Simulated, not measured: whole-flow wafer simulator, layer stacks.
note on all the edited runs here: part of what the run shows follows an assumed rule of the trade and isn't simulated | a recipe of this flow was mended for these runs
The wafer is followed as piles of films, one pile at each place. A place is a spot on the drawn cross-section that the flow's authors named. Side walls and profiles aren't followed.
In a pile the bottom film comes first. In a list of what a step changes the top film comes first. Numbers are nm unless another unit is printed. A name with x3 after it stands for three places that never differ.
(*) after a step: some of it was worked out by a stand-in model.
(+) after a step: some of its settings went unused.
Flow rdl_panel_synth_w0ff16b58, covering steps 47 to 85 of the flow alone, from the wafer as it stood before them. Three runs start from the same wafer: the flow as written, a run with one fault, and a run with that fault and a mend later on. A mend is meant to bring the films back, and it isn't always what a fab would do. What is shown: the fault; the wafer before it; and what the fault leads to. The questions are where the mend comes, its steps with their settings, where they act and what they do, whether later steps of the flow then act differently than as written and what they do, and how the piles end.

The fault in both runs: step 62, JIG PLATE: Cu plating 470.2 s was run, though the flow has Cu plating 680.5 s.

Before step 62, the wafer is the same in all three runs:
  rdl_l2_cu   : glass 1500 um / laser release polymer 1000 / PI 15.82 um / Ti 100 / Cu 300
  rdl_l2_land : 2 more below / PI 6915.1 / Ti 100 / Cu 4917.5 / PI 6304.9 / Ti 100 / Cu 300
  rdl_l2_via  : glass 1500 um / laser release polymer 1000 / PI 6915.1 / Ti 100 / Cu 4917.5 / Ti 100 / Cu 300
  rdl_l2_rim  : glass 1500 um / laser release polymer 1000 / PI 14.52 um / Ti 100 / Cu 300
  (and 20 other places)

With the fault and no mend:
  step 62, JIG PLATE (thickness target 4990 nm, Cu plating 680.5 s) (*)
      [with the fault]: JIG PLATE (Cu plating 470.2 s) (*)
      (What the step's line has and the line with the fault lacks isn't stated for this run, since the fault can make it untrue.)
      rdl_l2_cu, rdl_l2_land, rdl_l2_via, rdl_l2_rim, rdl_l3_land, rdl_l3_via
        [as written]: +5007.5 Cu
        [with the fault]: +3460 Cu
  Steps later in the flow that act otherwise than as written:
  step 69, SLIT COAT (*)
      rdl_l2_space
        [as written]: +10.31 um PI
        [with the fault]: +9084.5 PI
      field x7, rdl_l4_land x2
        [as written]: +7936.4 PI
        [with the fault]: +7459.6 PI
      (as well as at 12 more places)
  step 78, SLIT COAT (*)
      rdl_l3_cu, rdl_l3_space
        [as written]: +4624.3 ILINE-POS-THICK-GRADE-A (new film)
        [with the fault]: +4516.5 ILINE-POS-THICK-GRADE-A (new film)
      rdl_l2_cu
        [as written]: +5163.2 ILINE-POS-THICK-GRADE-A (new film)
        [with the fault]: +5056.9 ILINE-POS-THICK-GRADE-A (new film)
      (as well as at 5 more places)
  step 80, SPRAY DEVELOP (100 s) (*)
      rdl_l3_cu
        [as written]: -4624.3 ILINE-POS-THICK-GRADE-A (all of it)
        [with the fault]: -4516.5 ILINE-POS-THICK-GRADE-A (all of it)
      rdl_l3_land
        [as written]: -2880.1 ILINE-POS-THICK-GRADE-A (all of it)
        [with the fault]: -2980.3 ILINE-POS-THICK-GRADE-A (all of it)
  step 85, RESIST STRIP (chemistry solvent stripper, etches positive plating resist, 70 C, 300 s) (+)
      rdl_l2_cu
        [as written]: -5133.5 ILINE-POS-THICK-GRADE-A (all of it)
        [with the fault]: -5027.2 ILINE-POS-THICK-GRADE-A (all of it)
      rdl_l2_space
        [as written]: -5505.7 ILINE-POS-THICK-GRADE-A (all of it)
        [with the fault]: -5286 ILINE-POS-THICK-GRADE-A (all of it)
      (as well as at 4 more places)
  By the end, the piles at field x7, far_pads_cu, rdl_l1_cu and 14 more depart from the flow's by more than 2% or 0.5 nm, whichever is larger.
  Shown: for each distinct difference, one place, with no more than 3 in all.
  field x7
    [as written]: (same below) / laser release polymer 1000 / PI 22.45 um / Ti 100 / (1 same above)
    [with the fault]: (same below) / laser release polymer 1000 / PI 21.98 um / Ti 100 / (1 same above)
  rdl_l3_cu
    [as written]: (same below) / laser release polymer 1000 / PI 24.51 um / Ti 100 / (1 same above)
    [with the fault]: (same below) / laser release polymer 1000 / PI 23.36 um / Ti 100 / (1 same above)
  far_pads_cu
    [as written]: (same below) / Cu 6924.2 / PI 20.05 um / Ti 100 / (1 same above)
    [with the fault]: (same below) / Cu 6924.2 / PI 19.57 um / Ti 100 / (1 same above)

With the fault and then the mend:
  After step 62 comes the mend.
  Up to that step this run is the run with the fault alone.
  step 62a, JIG PLATE (Cu plating 210.3 s) (*) (the flow's step 62, run once more with other settings)
      rdl_l2_cu, rdl_l2_land, rdl_l2_via, rdl_l2_rim, rdl_l3_land, rdl_l3_via
        +1547.5 Cu
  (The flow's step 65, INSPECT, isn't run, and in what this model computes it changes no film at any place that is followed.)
  Every later step of the flow that is run acts as written at every place that is followed.
  By the end, the piles equal the flow's at every place that both follow.
